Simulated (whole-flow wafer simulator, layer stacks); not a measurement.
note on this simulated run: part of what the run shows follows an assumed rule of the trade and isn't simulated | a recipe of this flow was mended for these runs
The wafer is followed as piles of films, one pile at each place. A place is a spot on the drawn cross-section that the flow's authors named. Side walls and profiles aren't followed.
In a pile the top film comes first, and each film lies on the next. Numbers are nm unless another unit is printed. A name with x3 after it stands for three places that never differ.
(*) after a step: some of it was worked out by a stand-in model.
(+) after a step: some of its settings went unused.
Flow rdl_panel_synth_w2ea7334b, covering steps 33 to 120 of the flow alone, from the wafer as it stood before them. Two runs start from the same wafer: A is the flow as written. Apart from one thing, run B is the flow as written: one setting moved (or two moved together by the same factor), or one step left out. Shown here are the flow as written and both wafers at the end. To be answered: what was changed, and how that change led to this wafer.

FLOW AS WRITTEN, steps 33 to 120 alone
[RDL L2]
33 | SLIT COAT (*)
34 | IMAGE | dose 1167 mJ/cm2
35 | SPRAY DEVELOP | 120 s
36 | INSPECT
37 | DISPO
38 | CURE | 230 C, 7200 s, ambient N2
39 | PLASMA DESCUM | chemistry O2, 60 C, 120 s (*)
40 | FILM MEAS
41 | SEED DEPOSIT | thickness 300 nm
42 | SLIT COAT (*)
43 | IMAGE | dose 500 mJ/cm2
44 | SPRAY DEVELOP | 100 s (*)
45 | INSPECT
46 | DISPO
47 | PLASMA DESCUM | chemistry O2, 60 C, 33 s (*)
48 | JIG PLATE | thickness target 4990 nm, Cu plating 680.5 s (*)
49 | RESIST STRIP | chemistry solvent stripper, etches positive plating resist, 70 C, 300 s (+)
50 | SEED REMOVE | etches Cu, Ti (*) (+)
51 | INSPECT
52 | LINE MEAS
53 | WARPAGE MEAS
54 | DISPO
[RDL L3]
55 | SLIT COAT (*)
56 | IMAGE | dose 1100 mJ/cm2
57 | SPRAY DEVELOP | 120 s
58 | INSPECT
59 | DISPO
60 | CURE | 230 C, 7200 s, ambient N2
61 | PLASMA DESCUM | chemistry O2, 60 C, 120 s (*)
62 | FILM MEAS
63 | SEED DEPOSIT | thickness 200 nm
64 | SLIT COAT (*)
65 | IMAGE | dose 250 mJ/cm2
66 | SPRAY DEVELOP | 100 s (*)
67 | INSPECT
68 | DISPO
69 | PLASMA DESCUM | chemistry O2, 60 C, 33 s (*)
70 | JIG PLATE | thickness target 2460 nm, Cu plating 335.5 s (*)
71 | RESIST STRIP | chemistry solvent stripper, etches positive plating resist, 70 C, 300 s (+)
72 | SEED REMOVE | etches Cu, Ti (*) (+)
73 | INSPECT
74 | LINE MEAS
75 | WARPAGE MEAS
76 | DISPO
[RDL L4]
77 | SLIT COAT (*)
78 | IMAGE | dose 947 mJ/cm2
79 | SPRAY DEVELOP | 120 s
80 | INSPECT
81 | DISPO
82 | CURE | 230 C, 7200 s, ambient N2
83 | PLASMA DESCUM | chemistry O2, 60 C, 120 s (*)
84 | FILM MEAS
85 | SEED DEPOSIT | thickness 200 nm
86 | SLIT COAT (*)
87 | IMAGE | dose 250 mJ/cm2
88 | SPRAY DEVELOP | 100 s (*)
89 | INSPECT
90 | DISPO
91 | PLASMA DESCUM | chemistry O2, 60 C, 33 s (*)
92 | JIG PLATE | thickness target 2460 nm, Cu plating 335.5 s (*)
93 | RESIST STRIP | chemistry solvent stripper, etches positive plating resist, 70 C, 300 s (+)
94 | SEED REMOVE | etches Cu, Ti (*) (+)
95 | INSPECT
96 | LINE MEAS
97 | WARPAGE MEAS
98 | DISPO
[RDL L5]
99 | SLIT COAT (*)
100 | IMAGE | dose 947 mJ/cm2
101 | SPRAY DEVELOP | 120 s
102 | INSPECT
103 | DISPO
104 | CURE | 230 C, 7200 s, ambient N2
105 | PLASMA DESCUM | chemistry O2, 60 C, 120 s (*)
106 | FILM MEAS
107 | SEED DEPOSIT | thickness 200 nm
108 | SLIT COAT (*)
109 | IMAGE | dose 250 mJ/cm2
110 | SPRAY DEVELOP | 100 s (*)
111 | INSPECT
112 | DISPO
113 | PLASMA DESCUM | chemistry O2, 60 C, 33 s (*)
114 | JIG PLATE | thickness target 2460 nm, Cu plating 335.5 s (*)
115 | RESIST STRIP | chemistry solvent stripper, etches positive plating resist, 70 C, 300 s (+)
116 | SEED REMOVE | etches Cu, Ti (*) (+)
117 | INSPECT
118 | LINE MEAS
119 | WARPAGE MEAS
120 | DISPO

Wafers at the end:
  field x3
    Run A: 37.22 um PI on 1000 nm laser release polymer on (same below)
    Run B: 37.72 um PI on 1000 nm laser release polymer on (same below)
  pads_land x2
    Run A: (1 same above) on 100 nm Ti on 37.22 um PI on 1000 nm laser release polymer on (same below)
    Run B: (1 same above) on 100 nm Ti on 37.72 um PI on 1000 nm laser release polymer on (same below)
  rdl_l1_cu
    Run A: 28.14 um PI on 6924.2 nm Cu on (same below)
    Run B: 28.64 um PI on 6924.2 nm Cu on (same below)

The reason: step 48, JIG PLATE: Cu plating 884.6 s was run, while the flow as written has Cu plating 680.5 s.

Step by step, how the change led to this:
  48 | JIG PLATE | thickness target 4990 nm, Cu plating 680.5 s (*)
      rdl_l2_cu, rdl_l2_land, rdl_l2_via, rdl_l2_rim, rdl_l3_land, rdl_l3_via: A +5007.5 Cu | B +6509.4 Cu
  55 | SLIT COAT (*)
      rdl_l3_cu, rdl_l3_space: A +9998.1 PI | B +11.19 um PI
      rdl_l1_rim: A +9173.5 PI | B +10.35 um PI
      (also at 20 further places)
  64 | SLIT COAT (*)
      rdl_l1_rim: A +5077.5 ILINE-POS-THICK-GRADE-A (new film) | B +5187.8 ILINE-POS-THICK-GRADE-A (new film)
      rdl_l2_via: A +4385.9 ILINE-POS-THICK-GRADE-A (new film) | B +4187.6 ILINE-POS-THICK-GRADE-A (new film)
      (also at 1 further place)
  66 | SPRAY DEVELOP | 100 s (*)
      rdl_l3_land: A -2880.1 ILINE-POS-THICK-GRADE-A (all of it) | B -2803.8 ILINE-POS-THICK-GRADE-A (all of it)
  71 | RESIST STRIP | chemistry solvent stripper, etches positive plating resist, 70 C, 300 s (+)
      rdl_l1_rim: A -5047.8 ILINE-POS-THICK-GRADE-A (all of it) | B -5158.1 ILINE-POS-THICK-GRADE-A (all of it)
      rdl_l2_via: A -4356.2 ILINE-POS-THICK-GRADE-A (all of it) | B -4157.9 ILINE-POS-THICK-GRADE-A (all of it)
  77 | SLIT COAT (*)
      rdl_l2_via: A +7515 PI | B +7309.9 PI
      rdl_l3_land: A +5476.5 PI (new film) | B +5329.4 PI (new film)
      (also at 1 further place)
